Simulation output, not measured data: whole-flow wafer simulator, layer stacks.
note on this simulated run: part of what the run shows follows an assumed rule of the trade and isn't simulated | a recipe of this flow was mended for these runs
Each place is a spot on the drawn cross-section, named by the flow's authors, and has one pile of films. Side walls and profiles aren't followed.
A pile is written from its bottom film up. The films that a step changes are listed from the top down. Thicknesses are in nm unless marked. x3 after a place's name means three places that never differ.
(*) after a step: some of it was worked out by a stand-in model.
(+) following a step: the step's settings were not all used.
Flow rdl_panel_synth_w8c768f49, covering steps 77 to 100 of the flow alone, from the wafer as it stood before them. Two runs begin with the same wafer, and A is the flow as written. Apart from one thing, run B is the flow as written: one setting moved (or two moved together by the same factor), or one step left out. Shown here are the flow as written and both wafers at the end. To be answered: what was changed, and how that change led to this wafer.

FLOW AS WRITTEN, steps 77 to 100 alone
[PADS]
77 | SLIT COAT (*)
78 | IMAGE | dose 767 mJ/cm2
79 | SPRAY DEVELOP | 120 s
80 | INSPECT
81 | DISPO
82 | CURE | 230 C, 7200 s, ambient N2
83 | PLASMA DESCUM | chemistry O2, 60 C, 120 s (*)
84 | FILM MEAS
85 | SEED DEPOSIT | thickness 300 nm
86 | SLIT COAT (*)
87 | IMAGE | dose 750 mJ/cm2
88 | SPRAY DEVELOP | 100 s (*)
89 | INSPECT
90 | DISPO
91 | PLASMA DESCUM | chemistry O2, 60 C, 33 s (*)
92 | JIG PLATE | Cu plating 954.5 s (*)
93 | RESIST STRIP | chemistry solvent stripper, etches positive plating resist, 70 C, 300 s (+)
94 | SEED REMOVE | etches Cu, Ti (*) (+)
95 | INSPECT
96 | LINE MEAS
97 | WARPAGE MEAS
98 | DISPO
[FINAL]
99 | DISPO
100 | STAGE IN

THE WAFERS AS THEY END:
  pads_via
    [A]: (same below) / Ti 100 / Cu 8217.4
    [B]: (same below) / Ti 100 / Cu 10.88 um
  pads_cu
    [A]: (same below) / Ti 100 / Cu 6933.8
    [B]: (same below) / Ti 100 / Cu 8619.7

The reason: step 92, JIG PLATE: Cu plating 1184 s was run, while the flow as written has Cu plating 954.5 s.

Step by step, how the change led to this:
  92 | JIG PLATE | Cu plating 954.5 s (*)
      pads_via: A +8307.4 Cu | B +10.97 um Cu
      pads_cu, pads_land: A +7023.8 Cu | B +8709.7 Cu
